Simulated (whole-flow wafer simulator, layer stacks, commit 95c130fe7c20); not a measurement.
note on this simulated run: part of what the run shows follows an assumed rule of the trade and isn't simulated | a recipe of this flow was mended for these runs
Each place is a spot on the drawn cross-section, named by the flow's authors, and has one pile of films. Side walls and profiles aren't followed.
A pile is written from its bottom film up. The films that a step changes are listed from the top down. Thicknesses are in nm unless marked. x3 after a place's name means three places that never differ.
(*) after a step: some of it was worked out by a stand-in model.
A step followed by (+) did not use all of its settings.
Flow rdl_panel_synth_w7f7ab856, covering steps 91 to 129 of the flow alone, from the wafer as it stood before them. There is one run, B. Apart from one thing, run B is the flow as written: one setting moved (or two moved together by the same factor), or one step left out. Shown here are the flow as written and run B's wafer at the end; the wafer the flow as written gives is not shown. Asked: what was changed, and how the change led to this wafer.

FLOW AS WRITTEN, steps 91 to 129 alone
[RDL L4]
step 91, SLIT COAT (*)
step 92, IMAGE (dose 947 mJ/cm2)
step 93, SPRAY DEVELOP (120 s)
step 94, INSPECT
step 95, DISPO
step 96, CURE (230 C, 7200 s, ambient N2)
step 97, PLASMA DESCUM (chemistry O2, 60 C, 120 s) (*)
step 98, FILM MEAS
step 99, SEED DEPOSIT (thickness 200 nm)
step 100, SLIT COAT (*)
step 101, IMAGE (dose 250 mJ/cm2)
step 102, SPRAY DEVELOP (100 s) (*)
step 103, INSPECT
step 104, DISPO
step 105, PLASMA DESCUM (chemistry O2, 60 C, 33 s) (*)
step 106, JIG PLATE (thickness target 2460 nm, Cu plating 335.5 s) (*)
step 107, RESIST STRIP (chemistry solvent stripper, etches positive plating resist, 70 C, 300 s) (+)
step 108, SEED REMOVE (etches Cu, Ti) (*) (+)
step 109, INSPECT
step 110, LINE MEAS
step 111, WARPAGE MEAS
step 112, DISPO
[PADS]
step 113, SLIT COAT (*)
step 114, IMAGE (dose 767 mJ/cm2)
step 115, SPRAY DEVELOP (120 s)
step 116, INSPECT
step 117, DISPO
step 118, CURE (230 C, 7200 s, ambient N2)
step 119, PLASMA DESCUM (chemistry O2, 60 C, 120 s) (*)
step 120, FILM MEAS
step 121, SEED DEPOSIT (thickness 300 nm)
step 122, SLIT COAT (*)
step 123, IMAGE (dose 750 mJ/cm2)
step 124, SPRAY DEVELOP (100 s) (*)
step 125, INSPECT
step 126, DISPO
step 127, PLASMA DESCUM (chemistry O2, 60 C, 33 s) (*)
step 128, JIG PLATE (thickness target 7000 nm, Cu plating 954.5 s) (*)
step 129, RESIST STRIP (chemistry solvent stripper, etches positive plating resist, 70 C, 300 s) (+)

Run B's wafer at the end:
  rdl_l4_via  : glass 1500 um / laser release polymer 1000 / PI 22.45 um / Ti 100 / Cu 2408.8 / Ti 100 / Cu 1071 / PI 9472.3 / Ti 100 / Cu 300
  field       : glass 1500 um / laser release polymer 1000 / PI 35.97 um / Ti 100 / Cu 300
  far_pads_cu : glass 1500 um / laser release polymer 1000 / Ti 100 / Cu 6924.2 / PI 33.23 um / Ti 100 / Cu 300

What caused this: step 106, JIG PLATE: Cu plating 153.7 s was run, though the flow has Cu plating 335.5 s.

The path from the change to this, step by step:
  step 106, JIG PLATE (thickness target 2460 nm, Cu plating 335.5 s) (*)
      rdl_l4_cu, rdl_l4_land, rdl_l4_via, pads_land, pads_via: Cu gains 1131 (as written it would have been: Cu gains 2468.8)
  step 113, SLIT COAT (*)
      rdl_l4_via: PI gains 9472.3 (new film) (as written it would have been: PI gains 10.89 um (new film))
      field: PI gains 5405.1 (as written it would have been: PI gains 5893.8)
      (and at 21 other places as well)
  step 122, SLIT COAT (*)
      rdl_l2_cu, rdl_l2_space: ILINE-POS-THICK-GRADE-A gains 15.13 um (new film) (as written it would have been: ILINE-POS-THICK-GRADE-A gains 15.12 um (new film))
      rdl_l1_space: ILINE-POS-THICK-GRADE-A gains 15.18 um (new film) (as written it would have been: ILINE-POS-THICK-GRADE-A gains 15.17 um (new film))
      (and at 13 other places as well)
  step 124, SPRAY DEVELOP (100 s) (*)
      pads_cu: ILINE-POS-THICK-GRADE-A loses 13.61 um (all of it) (as written it would have been: ILINE-POS-THICK-GRADE-A loses 13.68 um (all of it))
      pads_land: ILINE-POS-THICK-GRADE-A loses 13.23 um (all of it) (as written it would have been: ILINE-POS-THICK-GRADE-A loses 13.11 um (all of it))
      (and at 1 other place as well)
  step 128, JIG PLATE (thickness target 7000 nm, Cu plating 954.5 s) (*)
      pads_via: Cu gains 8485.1 (as written it would have been: Cu gains 8307.4)
  step 129, RESIST STRIP (chemistry solvent stripper, etches positive plating resist, 70 C, 300 s) (+)
      rdl_l2_cu, rdl_l2_space: ILINE-POS-THICK-GRADE-A loses 15.1 um (all of it) (as written it would have been: ILINE-POS-THICK-GRADE-A loses 15.09 um (all of it))
      rdl_l1_space: ILINE-POS-THICK-GRADE-A loses 15.15 um (all of it) (as written it would have been: ILINE-POS-THICK-GRADE-A loses 15.14 um (all of it))
      (and at 10 other places as well)
